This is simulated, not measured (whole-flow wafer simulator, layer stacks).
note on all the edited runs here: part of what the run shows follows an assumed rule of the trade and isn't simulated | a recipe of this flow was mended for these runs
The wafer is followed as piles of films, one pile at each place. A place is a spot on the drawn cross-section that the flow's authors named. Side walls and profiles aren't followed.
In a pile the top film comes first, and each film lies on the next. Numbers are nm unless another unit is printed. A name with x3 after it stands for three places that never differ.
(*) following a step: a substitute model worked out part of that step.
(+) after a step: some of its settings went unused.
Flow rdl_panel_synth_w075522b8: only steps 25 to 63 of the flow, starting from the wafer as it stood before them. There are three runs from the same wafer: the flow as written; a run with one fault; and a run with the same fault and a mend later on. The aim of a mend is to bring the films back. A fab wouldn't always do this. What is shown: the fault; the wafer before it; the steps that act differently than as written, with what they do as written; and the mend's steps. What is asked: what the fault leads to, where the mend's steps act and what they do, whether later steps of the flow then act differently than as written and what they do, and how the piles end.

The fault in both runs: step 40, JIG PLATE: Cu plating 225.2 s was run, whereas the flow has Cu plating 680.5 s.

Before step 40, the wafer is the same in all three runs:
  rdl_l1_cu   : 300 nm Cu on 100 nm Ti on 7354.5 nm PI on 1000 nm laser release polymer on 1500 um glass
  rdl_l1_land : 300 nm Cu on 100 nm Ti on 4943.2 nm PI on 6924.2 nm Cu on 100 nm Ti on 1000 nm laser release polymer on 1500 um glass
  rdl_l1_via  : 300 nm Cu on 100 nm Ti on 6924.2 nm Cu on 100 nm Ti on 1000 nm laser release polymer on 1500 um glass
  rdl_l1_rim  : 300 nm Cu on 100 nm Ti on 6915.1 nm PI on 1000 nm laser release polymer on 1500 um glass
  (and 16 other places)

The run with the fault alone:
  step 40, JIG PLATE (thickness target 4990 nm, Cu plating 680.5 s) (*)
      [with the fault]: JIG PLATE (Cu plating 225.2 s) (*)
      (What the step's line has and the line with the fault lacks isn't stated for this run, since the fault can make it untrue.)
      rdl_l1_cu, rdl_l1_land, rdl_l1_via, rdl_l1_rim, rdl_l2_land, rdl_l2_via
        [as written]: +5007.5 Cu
        [with the fault]: +1657.2 Cu
  Later steps of the flow acting differently than as written:
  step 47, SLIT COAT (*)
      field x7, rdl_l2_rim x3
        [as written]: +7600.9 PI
        [with the fault]: +6857.6 PI
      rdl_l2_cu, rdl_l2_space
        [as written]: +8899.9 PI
        [with the fault]: +7279.1 PI
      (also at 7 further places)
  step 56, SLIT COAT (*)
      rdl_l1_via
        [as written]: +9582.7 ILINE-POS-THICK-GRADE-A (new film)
        [with the fault]: +10.23 um ILINE-POS-THICK-GRADE-A (new film)
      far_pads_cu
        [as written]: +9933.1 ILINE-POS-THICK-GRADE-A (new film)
        [with the fault]: +9487.2 ILINE-POS-THICK-GRADE-A (new film)
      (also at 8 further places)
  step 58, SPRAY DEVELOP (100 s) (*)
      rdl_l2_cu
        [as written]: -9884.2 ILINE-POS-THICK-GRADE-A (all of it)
        [with the fault]: -9447.7 ILINE-POS-THICK-GRADE-A (all of it)
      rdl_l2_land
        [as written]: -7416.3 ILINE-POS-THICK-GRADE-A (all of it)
        [with the fault]: -7925.3 ILINE-POS-THICK-GRADE-A (all of it)
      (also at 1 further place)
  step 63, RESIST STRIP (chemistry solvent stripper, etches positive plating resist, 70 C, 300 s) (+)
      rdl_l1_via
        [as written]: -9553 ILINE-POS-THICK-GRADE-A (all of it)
        [with the fault]: -10.2 um ILINE-POS-THICK-GRADE-A (all of it)
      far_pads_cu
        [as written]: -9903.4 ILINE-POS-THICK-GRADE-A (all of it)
        [with the fault]: -9457.5 ILINE-POS-THICK-GRADE-A (all of it)
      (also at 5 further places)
  By the end, the piles at field x7, far_pads_cu, rdl_l1_cu and 11 more depart from the flow's by more than 2% or 0.5 nm, whichever is larger.
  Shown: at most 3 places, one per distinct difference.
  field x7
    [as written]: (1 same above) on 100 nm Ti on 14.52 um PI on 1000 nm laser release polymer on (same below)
    [with the fault]: (1 same above) on 100 nm Ti on 13.77 um PI on 1000 nm laser release polymer on (same below)
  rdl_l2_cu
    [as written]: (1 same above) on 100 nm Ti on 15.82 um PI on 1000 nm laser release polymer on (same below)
    [with the fault]: (1 same above) on 100 nm Ti on 14.19 um PI on 1000 nm laser release polymer on (same below)
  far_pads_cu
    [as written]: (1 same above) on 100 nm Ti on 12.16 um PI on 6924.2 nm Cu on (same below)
    [with the fault]: (1 same above) on 100 nm Ti on 10.56 um PI on 6924.2 nm Cu on (same below)

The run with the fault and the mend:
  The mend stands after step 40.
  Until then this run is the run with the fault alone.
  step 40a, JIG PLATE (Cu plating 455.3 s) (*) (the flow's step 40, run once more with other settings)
      rdl_l1_cu, rdl_l1_land, rdl_l1_via, rdl_l1_rim, rdl_l2_land, rdl_l2_via
        +3350.4 Cu
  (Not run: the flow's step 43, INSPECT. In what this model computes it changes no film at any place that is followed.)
  Later steps of the flow that are run all act as written at every place that is followed.
  By the end, the piles equal the flow's at every place that both follow.
